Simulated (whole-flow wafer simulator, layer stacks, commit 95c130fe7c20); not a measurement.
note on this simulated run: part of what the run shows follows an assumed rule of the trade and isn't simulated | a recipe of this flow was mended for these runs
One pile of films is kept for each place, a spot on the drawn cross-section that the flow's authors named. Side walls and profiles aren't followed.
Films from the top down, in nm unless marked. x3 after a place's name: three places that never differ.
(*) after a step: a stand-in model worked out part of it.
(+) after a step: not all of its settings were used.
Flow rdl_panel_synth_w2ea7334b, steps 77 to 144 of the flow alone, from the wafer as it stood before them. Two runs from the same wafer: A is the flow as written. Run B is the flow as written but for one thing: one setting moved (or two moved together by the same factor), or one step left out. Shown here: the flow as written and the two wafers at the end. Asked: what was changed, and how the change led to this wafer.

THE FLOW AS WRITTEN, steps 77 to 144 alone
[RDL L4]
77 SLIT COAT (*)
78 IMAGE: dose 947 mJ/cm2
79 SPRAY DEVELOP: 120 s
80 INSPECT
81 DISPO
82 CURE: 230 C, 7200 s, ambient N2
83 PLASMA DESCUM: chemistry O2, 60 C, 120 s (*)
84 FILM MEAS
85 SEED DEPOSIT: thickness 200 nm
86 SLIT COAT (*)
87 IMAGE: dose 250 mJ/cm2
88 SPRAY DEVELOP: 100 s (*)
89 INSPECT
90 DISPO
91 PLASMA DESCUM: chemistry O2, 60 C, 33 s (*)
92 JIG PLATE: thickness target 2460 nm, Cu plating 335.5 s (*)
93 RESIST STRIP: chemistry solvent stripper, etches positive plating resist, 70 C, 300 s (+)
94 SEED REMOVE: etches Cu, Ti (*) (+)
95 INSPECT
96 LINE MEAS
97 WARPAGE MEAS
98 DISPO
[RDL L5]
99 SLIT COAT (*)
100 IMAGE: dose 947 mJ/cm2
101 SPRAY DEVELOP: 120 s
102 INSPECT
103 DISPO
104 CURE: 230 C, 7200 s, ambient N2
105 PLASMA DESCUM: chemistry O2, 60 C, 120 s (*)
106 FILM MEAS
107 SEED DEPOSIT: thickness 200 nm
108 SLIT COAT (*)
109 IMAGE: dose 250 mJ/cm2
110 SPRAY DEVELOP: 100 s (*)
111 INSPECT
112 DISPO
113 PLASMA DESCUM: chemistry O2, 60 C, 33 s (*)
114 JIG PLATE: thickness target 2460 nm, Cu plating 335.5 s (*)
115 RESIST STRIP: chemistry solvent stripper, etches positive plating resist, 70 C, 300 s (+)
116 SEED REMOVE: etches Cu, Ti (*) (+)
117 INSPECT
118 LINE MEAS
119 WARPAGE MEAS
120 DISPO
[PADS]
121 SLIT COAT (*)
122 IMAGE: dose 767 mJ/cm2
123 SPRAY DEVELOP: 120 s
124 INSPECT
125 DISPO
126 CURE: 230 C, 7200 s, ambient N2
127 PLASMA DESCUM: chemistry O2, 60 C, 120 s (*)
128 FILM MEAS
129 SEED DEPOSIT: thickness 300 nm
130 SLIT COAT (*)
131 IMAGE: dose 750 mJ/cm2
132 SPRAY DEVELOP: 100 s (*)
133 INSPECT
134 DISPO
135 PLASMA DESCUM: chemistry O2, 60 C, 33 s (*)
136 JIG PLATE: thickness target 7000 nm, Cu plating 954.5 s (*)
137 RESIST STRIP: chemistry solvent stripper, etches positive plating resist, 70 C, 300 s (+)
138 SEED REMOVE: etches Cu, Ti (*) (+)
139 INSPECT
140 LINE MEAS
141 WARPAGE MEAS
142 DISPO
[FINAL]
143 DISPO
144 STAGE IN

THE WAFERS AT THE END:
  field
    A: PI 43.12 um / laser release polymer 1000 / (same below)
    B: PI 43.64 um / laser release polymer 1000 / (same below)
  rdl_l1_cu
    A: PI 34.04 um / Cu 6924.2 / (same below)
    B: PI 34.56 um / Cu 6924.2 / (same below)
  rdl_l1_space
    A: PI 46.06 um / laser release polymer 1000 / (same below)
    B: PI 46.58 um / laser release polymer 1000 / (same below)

The cause: step 92, JIG PLATE: Cu plating 436.2 s was run, where the flow has Cu plating 335.5 s.

How the change led to this, step by step:
  92 JIG PLATE: thickness target 2460 nm, Cu plating 335.5 s (*)
      rdl_l4_cu, rdl_l4_land, rdl_l5_land, rdl_l5_via: A Cu +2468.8 | B Cu +3209.8
      rdl_l4_via: A Cu +2468.8 | B Cu +9568.1
  99 SLIT COAT (*)
      rdl_l4_via: A PI +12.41 um (new film) | B PI +6336.3 (new film)
      field, pads_cu, pads_space, pads_land, pads_via: A PI +8112.6 | B PI +8635.7
      (and at 17 more places)
  108 SLIT COAT (*)
      rdl_l4_via: A ILINE-POS-THICK-GRADE-A +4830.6 (new film) | B ILINE-POS-THICK-GRADE-A +4663.6 (new film)
  115 RESIST STRIP: chemistry solvent stripper, etches positive plating resist, 70 C, 300 s (+)
      rdl_l4_via: A ILINE-POS-THICK-GRADE-A -4800.9 (all of it) | B ILINE-POS-THICK-GRADE-A -4633.9 (all of it)
  121 SLIT COAT (*)
      rdl_l4_via: A PI +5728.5 | B PI +5563.2
      rdl_l5_via: A PI +10.89 um (new film) | B PI +10.83 um (new film)
  130 SLIT COAT (*)
      rdl_l4_cu: A ILINE-POS-THICK-GRADE-A +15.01 um (new film) | B ILINE-POS-THICK-GRADE-A +15.03 um (new film)
      rdl_l4_space: A ILINE-POS-THICK-GRADE-A +15.01 um (new film) | B ILINE-POS-THICK-GRADE-A +15.02 um (new film)
      (and at 6 more places)
  137 RESIST STRIP: chemistry solvent stripper, etches positive plating resist, 70 C, 300 s (+)
      rdl_l2_cu, rdl_l2_space: A ILINE-POS-THICK-GRADE-A -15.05 um (all of it) | B ILINE-POS-THICK-GRADE-A -15.04 um (all of it)
      rdl_l4_cu: A ILINE-POS-THICK-GRADE-A -14.98 um (all of it) | B ILINE-POS-THICK-GRADE-A -15 um (all of it)
      (and at 7 more places)
